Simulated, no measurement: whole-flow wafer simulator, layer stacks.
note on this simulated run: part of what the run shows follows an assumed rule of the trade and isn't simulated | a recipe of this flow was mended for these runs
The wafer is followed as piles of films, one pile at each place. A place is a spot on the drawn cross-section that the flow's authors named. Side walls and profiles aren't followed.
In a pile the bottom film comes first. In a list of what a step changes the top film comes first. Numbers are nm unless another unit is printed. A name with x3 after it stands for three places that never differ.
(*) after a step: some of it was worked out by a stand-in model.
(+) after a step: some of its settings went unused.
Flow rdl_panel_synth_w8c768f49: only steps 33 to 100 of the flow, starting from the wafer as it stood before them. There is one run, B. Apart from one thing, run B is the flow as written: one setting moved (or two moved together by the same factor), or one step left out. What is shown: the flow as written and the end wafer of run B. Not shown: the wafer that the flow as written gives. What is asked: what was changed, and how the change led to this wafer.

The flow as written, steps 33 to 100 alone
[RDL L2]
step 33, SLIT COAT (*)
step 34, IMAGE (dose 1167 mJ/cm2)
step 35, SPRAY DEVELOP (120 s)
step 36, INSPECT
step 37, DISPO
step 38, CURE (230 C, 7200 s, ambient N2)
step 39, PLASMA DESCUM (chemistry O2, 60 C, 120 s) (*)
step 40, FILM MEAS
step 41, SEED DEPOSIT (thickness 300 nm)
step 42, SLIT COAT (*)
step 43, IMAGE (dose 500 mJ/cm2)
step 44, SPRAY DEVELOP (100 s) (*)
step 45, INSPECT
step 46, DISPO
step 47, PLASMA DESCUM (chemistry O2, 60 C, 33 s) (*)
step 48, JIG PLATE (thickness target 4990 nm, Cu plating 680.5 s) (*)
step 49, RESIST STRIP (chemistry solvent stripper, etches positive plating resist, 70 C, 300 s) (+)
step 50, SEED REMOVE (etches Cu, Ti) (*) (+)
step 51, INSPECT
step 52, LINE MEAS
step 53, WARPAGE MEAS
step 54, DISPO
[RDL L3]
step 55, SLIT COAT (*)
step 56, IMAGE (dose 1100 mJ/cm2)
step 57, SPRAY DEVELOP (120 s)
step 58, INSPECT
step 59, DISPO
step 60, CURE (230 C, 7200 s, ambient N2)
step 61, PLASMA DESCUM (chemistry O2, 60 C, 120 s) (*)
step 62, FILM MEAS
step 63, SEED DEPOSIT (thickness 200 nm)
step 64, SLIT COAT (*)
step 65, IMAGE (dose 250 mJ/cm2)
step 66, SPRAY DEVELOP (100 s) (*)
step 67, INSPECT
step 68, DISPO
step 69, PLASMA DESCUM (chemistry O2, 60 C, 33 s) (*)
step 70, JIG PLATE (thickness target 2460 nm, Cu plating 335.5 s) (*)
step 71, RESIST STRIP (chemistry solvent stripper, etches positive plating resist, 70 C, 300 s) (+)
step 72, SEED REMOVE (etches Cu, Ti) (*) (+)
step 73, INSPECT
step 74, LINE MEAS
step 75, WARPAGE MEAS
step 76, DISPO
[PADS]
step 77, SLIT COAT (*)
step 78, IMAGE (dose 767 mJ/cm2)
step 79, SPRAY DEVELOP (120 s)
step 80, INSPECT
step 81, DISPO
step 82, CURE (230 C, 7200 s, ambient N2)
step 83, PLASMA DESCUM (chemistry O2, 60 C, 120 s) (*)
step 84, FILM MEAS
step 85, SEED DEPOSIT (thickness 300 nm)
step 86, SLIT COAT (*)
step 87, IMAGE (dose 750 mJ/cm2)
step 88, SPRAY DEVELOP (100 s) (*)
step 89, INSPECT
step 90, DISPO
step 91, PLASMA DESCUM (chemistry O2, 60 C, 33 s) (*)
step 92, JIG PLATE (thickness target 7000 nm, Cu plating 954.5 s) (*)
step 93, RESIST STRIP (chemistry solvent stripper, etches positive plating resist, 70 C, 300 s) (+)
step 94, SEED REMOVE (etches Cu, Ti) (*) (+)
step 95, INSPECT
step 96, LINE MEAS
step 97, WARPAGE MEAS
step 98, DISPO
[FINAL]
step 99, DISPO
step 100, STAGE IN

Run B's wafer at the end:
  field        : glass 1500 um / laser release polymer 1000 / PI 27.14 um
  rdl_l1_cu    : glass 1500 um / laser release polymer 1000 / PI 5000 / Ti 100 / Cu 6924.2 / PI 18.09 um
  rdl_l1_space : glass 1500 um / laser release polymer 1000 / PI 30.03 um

What caused this: step 48, JIG PLATE: Cu plating 782.6 s was run, though the flow has Cu plating 680.5 s.

Step by step, how the change led to this:
  step 48, JIG PLATE (thickness target 4990 nm, Cu plating 680.5 s) (*)
      rdl_l2_cu, rdl_l2_land, rdl_l2_via, rdl_l2_rim, rdl_l3_land, rdl_l3_via: Cu gains 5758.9 (in the flow as written it would be: Cu gains 5007.5)
  step 55, SLIT COAT (*)
      rdl_l3_cu, rdl_l3_space: PI gains 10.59 um (in the flow as written it would be: PI gains 9998.1)
      field, pads_cu, pads_space, pads_land, pads_via: PI gains 8180.1 (in the flow as written it would be: PI gains 7936.4)
      (as well as at 7 more places)
  step 64, SLIT COAT (*)
      rdl_l1_rim: ILINE-POS-THICK-GRADE-A gains 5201 (new film) (in the flow as written it would be: ILINE-POS-THICK-GRADE-A gains 5077.5 (new film))
      rdl_l2_via: ILINE-POS-THICK-GRADE-A gains 4157 (new film) (in the flow as written it would be: ILINE-POS-THICK-GRADE-A gains 4385.9 (new film))
  step 71, RESIST STRIP (chemistry solvent stripper, etches positive plating resist, 70 C, 300 s) (+)
      rdl_l1_rim: ILINE-POS-THICK-GRADE-A loses 5171.3 (all of it) (in the flow as written it would be: ILINE-POS-THICK-GRADE-A loses 5047.8 (all of it))
      rdl_l2_via: ILINE-POS-THICK-GRADE-A loses 4127.3 (all of it) (in the flow as written it would be: ILINE-POS-THICK-GRADE-A loses 4356.2 (all of it))
  step 77, SLIT COAT (*)
      rdl_l2_via: PI gains 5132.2 (in the flow as written it would be: PI gains 5347.6)
      rdl_l3_via: PI gains 10.4 um (new film) (in the flow as written it would be: PI gains 10.46 um (new film))
  step 86, SLIT COAT (*)
      rdl_l1_cu: ILINE-POS-THICK-GRADE-A gains 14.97 um (new film) (in the flow as written it would be: ILINE-POS-THICK-GRADE-A gains 14.96 um (new film))
      rdl_l1_space: ILINE-POS-THICK-GRADE-A gains 15.04 um (new film) (in the flow as written it would be: ILINE-POS-THICK-GRADE-A gains 15.05 um (new film))
      (as well as at 9 more places)
  step 93, RESIST STRIP (chemistry solvent stripper, etches positive plating resist, 70 C, 300 s) (+)
      rdl_l1_cu: ILINE-POS-THICK-GRADE-A loses 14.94 um (all of it) (in the flow as written it would be: ILINE-POS-THICK-GRADE-A loses 14.93 um (all of it))
      rdl_l2_cu: ILINE-POS-THICK-GRADE-A loses 15.35 um (all of it) (in the flow as written it would be: ILINE-POS-THICK-GRADE-A loses 15.28 um (all of it))
      (as well as at 8 more places)
